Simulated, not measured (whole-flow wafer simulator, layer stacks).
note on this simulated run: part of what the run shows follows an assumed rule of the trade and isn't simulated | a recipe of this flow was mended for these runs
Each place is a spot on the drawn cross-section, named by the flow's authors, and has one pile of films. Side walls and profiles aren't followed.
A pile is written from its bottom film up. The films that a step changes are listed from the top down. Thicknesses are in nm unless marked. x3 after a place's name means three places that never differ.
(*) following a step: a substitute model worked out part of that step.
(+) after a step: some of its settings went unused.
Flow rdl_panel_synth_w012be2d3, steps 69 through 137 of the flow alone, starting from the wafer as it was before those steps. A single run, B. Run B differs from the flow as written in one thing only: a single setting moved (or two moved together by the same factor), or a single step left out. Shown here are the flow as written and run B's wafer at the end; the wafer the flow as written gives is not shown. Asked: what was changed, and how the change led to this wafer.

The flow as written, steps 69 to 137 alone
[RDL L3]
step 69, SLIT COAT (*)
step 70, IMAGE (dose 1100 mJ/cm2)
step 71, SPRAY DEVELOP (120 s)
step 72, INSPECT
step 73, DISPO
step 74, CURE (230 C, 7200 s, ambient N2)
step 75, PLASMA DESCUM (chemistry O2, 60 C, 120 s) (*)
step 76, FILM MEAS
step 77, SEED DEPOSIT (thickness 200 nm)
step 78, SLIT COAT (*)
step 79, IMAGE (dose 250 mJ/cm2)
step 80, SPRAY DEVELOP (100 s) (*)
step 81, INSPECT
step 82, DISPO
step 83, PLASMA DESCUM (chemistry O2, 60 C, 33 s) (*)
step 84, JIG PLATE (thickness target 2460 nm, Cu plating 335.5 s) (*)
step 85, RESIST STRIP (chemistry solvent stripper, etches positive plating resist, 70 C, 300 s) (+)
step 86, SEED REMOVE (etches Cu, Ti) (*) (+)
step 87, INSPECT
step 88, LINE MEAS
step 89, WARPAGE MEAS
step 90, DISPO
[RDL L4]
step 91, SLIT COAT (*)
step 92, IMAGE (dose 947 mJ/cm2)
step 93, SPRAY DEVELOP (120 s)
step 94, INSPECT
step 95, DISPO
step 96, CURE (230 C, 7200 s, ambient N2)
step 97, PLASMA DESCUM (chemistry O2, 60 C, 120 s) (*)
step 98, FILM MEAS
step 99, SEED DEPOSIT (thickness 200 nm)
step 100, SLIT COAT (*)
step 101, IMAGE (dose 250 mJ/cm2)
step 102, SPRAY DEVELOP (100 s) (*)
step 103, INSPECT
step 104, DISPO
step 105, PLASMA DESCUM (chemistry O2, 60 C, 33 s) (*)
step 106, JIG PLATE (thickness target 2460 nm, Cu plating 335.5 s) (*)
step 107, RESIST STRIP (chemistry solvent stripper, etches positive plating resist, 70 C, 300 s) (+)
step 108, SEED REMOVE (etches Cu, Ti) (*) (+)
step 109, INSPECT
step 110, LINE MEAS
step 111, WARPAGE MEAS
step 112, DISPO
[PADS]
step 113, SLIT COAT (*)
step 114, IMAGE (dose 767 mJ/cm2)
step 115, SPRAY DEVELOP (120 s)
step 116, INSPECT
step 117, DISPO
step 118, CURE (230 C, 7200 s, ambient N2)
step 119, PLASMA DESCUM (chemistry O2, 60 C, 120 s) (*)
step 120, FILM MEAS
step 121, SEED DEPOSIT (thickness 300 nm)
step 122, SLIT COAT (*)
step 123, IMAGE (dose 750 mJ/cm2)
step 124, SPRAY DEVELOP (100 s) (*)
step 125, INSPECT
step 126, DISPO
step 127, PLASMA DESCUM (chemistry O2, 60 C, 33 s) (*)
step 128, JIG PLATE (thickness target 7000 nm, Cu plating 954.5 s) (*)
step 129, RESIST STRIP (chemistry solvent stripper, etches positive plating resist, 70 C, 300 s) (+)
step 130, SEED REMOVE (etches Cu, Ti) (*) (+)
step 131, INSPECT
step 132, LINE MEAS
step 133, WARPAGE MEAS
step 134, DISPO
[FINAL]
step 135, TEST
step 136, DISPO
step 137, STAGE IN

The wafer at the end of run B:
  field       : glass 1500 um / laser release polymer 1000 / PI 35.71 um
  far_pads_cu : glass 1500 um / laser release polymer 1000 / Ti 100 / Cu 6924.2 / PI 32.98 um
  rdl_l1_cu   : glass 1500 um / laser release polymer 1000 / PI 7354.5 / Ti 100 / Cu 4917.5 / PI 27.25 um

The reason: step 84, JIG PLATE: Cu plating 184.5 s was run, while the flow as written has Cu plating 335.5 s.

How this came from the change, step by step:
  step 84, JIG PLATE (thickness target 2460 nm, Cu plating 335.5 s) (*)
      rdl_l3_cu, rdl_l3_land, rdl_l3_via, rdl_l4_land, rdl_l4_via: +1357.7 Cu (as written it would have been: +2468.8 Cu)
  step 91, SLIT COAT (*)
      field, pads_cu, pads_space, pads_land, pads_via: +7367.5 PI (as written it would have been: +8112.6 PI)
      far_pads_cu: +7092.3 PI (as written it would have been: +7829.7 PI)
      (and at 15 other places as well)
  step 100, SLIT COAT (*)
      rdl_l3_land: +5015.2 ILINE-POS-THICK-GRADE-A (new film) (as written it would have been: +4693.2 ILINE-POS-THICK-GRADE-A (new film))
      rdl_l3_via: +5070.9 ILINE-POS-THICK-GRADE-A (new film) (as written it would have been: +4627.8 ILINE-POS-THICK-GRADE-A (new film))
      (and at 1 other place as well)
  step 102, SPRAY DEVELOP (100 s) (*)
      rdl_l4_land: -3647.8 ILINE-POS-THICK-GRADE-A (all of it) (as written it would have been: -3532.2 ILINE-POS-THICK-GRADE-A (all of it))
  step 107, RESIST STRIP (chemistry solvent stripper, etches positive plating resist, 70 C, 300 s) (+)
      rdl_l3_land: -4985.5 ILINE-POS-THICK-GRADE-A (all of it) (as written it would have been: -4663.5 ILINE-POS-THICK-GRADE-A (all of it))
      rdl_l3_via: -5041.2 ILINE-POS-THICK-GRADE-A (all of it) (as written it would have been: -4598.1 ILINE-POS-THICK-GRADE-A (all of it))
  step 113, SLIT COAT (*)
      rdl_l3_land: +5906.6 PI (as written it would have been: +5597.9 PI)
      rdl_l3_via: +5962.6 PI (as written it would have been: +5534.5 PI)
      (and at 1 other place as well)
  step 122, SLIT COAT (*)
      rdl_l2_cu, rdl_l2_space: +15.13 um ILINE-POS-THICK-GRADE-A (new film) (as written it would have been: +15.12 um ILINE-POS-THICK-GRADE-A (new film))
      rdl_l1_space: +15.18 um ILINE-POS-THICK-GRADE-A (new film) (as written it would have been: +15.17 um ILINE-POS-THICK-GRADE-A (new film))
      (and at 11 other places as well)
  step 129, RESIST STRIP (chemistry solvent stripper, etches positive plating resist, 70 C, 300 s) (+)
      rdl_l2_cu, rdl_l2_space: -15.1 um ILINE-POS-THICK-GRADE-A (all of it) (as written it would have been: -15.09 um ILINE-POS-THICK-GRADE-A (all of it))
      rdl_l1_space: -15.15 um ILINE-POS-THICK-GRADE-A (all of it) (as written it would have been: -15.14 um ILINE-POS-THICK-GRADE-A (all of it))
      (and at 11 other places as well)
